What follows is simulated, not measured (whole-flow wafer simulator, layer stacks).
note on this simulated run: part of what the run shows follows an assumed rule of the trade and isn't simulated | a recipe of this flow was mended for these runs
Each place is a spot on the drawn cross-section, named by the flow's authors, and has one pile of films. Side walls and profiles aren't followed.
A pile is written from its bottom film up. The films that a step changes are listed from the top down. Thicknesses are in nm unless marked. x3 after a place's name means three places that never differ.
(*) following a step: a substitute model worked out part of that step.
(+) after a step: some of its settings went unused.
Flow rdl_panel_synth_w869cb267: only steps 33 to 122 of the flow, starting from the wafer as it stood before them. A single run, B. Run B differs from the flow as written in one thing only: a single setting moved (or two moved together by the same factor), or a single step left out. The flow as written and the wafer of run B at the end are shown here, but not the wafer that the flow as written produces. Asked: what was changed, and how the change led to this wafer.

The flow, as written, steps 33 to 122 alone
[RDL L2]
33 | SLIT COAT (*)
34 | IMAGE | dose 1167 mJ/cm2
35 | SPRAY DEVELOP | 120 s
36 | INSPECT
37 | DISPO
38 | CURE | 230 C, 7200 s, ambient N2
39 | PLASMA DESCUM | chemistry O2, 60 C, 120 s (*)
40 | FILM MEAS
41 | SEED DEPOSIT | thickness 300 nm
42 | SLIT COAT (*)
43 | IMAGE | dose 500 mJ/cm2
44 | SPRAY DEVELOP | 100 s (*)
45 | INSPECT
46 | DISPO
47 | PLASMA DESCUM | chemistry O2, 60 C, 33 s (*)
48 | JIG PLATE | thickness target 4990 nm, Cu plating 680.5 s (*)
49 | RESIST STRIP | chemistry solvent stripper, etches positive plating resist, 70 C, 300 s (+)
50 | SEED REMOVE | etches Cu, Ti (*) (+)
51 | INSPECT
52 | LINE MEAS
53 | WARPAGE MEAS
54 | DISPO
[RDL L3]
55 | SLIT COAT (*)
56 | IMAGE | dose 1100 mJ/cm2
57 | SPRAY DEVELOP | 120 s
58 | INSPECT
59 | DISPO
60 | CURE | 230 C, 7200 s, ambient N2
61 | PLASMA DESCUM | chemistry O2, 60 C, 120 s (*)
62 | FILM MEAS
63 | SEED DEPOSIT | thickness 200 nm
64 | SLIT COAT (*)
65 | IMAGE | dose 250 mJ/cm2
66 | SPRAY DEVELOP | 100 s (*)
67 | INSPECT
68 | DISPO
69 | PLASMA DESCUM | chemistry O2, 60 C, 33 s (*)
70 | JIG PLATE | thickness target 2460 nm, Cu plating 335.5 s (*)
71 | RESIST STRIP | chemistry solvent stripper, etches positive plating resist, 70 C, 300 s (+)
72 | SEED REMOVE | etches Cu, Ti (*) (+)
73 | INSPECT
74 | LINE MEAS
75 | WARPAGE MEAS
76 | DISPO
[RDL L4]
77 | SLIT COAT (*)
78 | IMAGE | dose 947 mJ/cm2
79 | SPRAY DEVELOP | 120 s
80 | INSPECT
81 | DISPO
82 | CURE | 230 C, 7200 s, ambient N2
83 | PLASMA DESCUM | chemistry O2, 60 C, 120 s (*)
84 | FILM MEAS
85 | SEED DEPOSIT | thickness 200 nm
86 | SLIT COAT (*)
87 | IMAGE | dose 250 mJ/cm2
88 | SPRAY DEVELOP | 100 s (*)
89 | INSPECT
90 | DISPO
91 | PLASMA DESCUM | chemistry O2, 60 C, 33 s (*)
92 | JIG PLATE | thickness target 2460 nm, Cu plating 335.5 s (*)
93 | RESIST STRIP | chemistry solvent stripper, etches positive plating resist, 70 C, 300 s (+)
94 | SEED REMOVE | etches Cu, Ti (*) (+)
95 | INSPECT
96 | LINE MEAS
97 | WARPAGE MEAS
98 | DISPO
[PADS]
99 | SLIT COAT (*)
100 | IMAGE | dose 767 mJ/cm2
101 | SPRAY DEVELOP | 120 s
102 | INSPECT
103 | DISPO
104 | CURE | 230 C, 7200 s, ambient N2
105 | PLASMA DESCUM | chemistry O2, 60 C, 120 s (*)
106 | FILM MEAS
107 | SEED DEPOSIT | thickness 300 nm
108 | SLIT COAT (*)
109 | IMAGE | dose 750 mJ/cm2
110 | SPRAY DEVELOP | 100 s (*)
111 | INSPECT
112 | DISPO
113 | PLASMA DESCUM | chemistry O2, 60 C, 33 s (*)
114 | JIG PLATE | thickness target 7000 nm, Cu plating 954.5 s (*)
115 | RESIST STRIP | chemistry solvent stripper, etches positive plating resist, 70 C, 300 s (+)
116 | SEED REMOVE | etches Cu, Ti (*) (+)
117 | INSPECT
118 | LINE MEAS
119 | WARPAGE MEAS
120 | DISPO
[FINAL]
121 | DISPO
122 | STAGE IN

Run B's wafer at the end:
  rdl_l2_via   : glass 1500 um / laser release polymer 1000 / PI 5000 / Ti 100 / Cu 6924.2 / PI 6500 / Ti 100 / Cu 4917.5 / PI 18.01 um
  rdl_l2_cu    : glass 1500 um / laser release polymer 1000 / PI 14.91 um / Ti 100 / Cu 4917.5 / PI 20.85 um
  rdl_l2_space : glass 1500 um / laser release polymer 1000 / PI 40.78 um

Cause: step 35, SPRAY DEVELOP: 120 s, was skipped.

How this came from the change, step by step:
  42 | SLIT COAT (*)
      rdl_l2_via: ILINE-POS-THICK-GRADE-A gains 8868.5 (new film) (as written it would have been: ILINE-POS-THICK-GRADE-A gains 12.5 um (new film))
      rdl_l2_cu, rdl_l2_space: ILINE-POS-THICK-GRADE-A gains 10.93 um (new film) (as written it would have been: ILINE-POS-THICK-GRADE-A gains 10.13 um (new film))
      (also at 2 further places)
  44 | SPRAY DEVELOP | 100 s (*)
      rdl_l2_via: ILINE-POS-THICK-GRADE-A loses 8868.5 (all of it) (as written it would have been: ILINE-POS-THICK-GRADE-A loses 12.5 um (all of it))
      rdl_l2_cu: ILINE-POS-THICK-GRADE-A loses 10.93 um (all of it) (as written it would have been: ILINE-POS-THICK-GRADE-A loses 10.13 um (all of it))
      (also at 1 further place)
  49 | RESIST STRIP | chemistry solvent stripper, etches positive plating resist, 70 C, 300 s (+)
      rdl_l2_space: ILINE-POS-THICK-GRADE-A loses 10.9 um (all of it) (as written it would have been: ILINE-POS-THICK-GRADE-A loses 10.1 um (all of it))
      rdl_l1_rim: ILINE-POS-THICK-GRADE-A loses 9357.3 (all of it) (as written it would have been: ILINE-POS-THICK-GRADE-A loses 8208.7 (all of it))
  55 | SLIT COAT (*)
      rdl_l2_via: PI gains 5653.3 (new film) (as written it would have been: PI gains 10.74 um (new film))
      rdl_l2_cu: PI gains 6171.9 (new film) (as written it would have been: PI gains 5919.4 (new film))
      (also at 3 further places)
  64 | SLIT COAT (*)
      rdl_l2_cu: ILINE-POS-THICK-GRADE-A gains 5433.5 (new film) (as written it would have been: ILINE-POS-THICK-GRADE-A gains 5291.3 (new film))
      rdl_l2_space: ILINE-POS-THICK-GRADE-A gains 5770.5 (new film) (as written it would have been: ILINE-POS-THICK-GRADE-A gains 5624.6 (new film))
      (also at 3 further places)
  71 | RESIST STRIP | chemistry solvent stripper, etches positive plating resist, 70 C, 300 s (+)
      rdl_l2_cu: ILINE-POS-THICK-GRADE-A loses 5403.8 (all of it) (as written it would have been: ILINE-POS-THICK-GRADE-A loses 5261.6 (all of it))
      rdl_l2_space: ILINE-POS-THICK-GRADE-A loses 5740.8 (all of it) (as written it would have been: ILINE-POS-THICK-GRADE-A loses 5594.9 (all of it))
      (also at 3 further places)
  77 | SLIT COAT (*)
      rdl_l2_land: PI gains 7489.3 (as written it would have been: PI gains 7209.8)
      rdl_l2_via: PI gains 6942 (as written it would have been: PI gains 7515)
  86 | SLIT COAT (*)
      rdl_l2_via: ILINE-POS-THICK-GRADE-A gains 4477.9 (new film) (as written it would have been: ILINE-POS-THICK-GRADE-A gains 4655.1 (new film))
  93 | RESIST STRIP | chemistry solvent stripper, etches positive plating resist, 70 C, 300 s (+)
      rdl_l2_via: ILINE-POS-THICK-GRADE-A loses 4448.2 (all of it) (as written it would have been: ILINE-POS-THICK-GRADE-A loses 4625.4 (all of it))
  99 | SLIT COAT (*)
      rdl_l2_via: PI gains 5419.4 (as written it would have been: PI gains 5584.8)
  108 | SLIT COAT (*)
      rdl_l2_cu, rdl_l2_space: ILINE-POS-THICK-GRADE-A gains 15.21 um (new film) (as written it would have been: ILINE-POS-THICK-GRADE-A gains 15.16 um (new film))
      rdl_l1_rim: ILINE-POS-THICK-GRADE-A gains 15 um (new film) (as written it would have been: ILINE-POS-THICK-GRADE-A gains 14.98 um (new film))
      (also at 2 further places)
  115 | RESIST STRIP | chemistry solvent stripper, etches positive plating resist, 70 C, 300 s (+)
      rdl_l2_cu, rdl_l2_space: ILINE-POS-THICK-GRADE-A loses 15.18 um (all of it) (as written it would have been: ILINE-POS-THICK-GRADE-A loses 15.13 um (all of it))
      rdl_l1_rim: ILINE-POS-THICK-GRADE-A loses 14.97 um (all of it) (as written it would have been: ILINE-POS-THICK-GRADE-A loses 14.95 um (all of it))
      (also at 2 further places)
If metal films that touch count as one body, rdl_l2_via has 2 bodies (between them, from the top down: PI 6500); the flow as written gives 1 body.
